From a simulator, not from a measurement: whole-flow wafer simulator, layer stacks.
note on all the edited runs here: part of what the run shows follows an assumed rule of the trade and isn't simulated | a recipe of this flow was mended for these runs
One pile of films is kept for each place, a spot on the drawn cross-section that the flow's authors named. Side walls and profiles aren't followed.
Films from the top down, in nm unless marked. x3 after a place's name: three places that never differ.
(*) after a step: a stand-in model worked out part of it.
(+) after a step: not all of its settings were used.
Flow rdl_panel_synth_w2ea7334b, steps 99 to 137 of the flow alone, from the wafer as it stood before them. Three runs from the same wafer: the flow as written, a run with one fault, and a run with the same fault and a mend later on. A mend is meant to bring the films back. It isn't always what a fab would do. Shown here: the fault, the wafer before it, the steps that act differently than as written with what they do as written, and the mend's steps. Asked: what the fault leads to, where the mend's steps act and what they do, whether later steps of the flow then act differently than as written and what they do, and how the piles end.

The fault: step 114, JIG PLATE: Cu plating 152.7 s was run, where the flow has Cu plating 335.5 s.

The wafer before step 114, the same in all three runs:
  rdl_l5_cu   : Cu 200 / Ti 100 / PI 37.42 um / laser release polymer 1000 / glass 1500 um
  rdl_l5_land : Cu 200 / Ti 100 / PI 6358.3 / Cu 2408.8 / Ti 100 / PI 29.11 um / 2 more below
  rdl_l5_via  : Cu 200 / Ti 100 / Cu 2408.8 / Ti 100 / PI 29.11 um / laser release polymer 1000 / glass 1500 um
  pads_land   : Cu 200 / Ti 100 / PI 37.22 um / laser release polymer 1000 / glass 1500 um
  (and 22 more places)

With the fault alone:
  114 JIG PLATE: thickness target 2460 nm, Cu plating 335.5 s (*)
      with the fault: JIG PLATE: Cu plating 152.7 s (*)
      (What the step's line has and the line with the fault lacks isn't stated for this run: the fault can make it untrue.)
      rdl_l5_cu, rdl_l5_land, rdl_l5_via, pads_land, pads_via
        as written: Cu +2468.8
        with the fault: Cu +1123.7
  Later steps of the flow that act differently than as written:
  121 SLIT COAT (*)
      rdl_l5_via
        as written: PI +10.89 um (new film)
        with the fault: PI +9470 (new film)
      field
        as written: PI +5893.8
        with the fault: PI +5402.5
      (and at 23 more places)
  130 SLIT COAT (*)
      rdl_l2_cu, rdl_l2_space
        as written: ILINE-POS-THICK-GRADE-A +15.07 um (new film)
        with the fault: ILINE-POS-THICK-GRADE-A +15.08 um (new film)
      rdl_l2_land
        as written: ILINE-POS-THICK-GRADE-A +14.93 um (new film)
        with the fault: ILINE-POS-THICK-GRADE-A +14.92 um (new film)
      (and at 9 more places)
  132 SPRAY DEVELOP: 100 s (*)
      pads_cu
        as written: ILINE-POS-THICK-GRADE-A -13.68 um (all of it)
        with the fault: ILINE-POS-THICK-GRADE-A -13.61 um (all of it)
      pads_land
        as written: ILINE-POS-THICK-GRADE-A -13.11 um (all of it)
        with the fault: ILINE-POS-THICK-GRADE-A -13.23 um (all of it)
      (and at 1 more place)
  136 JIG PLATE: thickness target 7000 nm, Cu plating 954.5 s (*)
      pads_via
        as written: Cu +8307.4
        with the fault: Cu +8486.1
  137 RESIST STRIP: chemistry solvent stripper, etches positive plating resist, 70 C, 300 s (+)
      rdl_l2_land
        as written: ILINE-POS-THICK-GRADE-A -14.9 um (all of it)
        with the fault: ILINE-POS-THICK-GRADE-A -14.89 um (all of it)
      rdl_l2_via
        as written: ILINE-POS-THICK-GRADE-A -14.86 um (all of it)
        with the fault: ILINE-POS-THICK-GRADE-A -14.85 um (all of it)
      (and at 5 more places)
  At the end the piles differ from the flow's by more than 2% or 0.5 nm, whichever is larger, at rdl_l3_cu, rdl_l3_land, rdl_l4_cu and 9 more.
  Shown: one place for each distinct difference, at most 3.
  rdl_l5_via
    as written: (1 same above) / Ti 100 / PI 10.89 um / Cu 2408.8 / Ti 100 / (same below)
    with the fault: (1 same above) / Ti 100 / PI 9470 / Cu 1063.7 / Ti 100 / (same below)
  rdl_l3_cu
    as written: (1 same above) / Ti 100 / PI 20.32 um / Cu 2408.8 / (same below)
    with the fault: (1 same above) / Ti 100 / PI 19.83 um / Cu 2408.8 / (same below)
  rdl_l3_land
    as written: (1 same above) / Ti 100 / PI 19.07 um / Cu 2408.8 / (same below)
    with the fault: (1 same above) / Ti 100 / PI 18.59 um / Cu 2408.8 / (same below)

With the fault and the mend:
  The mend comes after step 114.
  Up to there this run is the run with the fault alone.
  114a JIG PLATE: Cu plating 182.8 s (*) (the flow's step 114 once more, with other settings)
      rdl_l5_cu, rdl_l5_land, rdl_l5_via, pads_land, pads_via
        Cu +1345.2
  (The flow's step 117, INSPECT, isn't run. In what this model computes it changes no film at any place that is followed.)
  No later step of the flow acts differently than as written at any place that is followed.
  At the end the piles are the same as the flow's at every place that both follow.
